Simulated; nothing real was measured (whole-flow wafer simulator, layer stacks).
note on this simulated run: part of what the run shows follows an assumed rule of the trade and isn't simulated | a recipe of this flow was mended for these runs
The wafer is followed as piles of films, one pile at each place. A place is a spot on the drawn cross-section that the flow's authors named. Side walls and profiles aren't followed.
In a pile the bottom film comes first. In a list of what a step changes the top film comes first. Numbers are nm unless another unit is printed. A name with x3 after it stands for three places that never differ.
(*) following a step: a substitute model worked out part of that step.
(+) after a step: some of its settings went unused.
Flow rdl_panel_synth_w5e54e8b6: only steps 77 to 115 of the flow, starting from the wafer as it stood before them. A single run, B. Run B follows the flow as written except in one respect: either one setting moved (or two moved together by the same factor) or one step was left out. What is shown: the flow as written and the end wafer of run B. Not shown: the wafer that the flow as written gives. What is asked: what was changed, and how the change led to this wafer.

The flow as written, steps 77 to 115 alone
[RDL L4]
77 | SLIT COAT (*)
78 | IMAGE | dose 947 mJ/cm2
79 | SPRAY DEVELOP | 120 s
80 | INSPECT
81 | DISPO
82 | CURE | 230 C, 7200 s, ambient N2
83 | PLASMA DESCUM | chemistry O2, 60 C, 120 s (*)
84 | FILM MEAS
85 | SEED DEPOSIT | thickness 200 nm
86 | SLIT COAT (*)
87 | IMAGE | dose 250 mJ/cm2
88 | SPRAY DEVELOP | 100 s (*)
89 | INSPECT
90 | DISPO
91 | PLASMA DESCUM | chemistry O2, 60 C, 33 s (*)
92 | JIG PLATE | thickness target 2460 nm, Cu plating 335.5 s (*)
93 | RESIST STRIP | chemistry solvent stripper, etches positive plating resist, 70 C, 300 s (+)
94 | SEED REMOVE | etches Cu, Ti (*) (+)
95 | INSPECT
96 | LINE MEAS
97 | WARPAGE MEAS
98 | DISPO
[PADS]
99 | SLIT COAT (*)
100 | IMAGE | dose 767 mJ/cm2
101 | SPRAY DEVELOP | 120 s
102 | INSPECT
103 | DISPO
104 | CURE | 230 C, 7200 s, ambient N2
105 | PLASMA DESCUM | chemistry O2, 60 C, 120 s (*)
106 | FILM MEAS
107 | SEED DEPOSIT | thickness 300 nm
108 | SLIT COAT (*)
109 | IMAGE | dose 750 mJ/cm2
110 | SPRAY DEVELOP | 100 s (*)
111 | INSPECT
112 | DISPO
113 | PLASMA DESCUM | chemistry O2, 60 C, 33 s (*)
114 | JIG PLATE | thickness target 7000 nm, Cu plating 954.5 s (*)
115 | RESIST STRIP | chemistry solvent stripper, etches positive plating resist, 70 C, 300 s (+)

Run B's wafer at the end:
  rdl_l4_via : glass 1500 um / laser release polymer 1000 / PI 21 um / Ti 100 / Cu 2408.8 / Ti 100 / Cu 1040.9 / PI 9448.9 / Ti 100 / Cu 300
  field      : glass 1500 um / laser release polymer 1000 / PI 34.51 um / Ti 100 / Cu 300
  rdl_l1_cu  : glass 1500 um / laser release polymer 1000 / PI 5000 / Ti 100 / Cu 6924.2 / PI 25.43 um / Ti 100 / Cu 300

Cause: step 92, JIG PLATE: Cu plating 149.6 s was run, while the flow as written has Cu plating 335.5 s.

The path from the change to this, step by step:
  92 | JIG PLATE | thickness target 2460 nm, Cu plating 335.5 s (*)
      rdl_l4_cu, rdl_l4_land, rdl_l4_via, pads_land, pads_via: +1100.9 Cu (it would be, as written: +2468.8 Cu)
  99 | SLIT COAT (*)
      rdl_l4_via: +9448.9 PI (new film) (it would be, as written: +10.89 um PI (new film))
      field: +5394.4 PI (it would be, as written: +5893.8 PI)
      (and at 19 other places as well)
  108 | SLIT COAT (*)
      rdl_l3_space: +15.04 um ILINE-POS-THICK-GRADE-A (new film) (it would be, as written: +15.03 um ILINE-POS-THICK-GRADE-A (new film))
      rdl_l3_land: +14.84 um ILINE-POS-THICK-GRADE-A (new film) (it would be, as written: +14.85 um ILINE-POS-THICK-GRADE-A (new film))
      (and at 9 other places as well)
  110 | SPRAY DEVELOP | 100 s (*)
      pads_cu: -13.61 um ILINE-POS-THICK-GRADE-A (all of it) (it would be, as written: -13.68 um ILINE-POS-THICK-GRADE-A (all of it))
      pads_land: -13.23 um ILINE-POS-THICK-GRADE-A (all of it) (it would be, as written: -13.11 um ILINE-POS-THICK-GRADE-A (all of it))
      (and at 1 other place as well)
  114 | JIG PLATE | thickness target 7000 nm, Cu plating 954.5 s (*)
      pads_via: +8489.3 Cu (it would be, as written: +8307.4 Cu)
  115 | RESIST STRIP | chemistry solvent stripper, etches positive plating resist, 70 C, 300 s (+)
      rdl_l1_space: -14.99 um ILINE-POS-THICK-GRADE-A (all of it) (it would be, as written: -14.98 um ILINE-POS-THICK-GRADE-A (all of it))
      rdl_l3_space: -15.01 um ILINE-POS-THICK-GRADE-A (all of it) (it would be, as written: -15 um ILINE-POS-THICK-GRADE-A (all of it))
      (and at 7 other places as well)
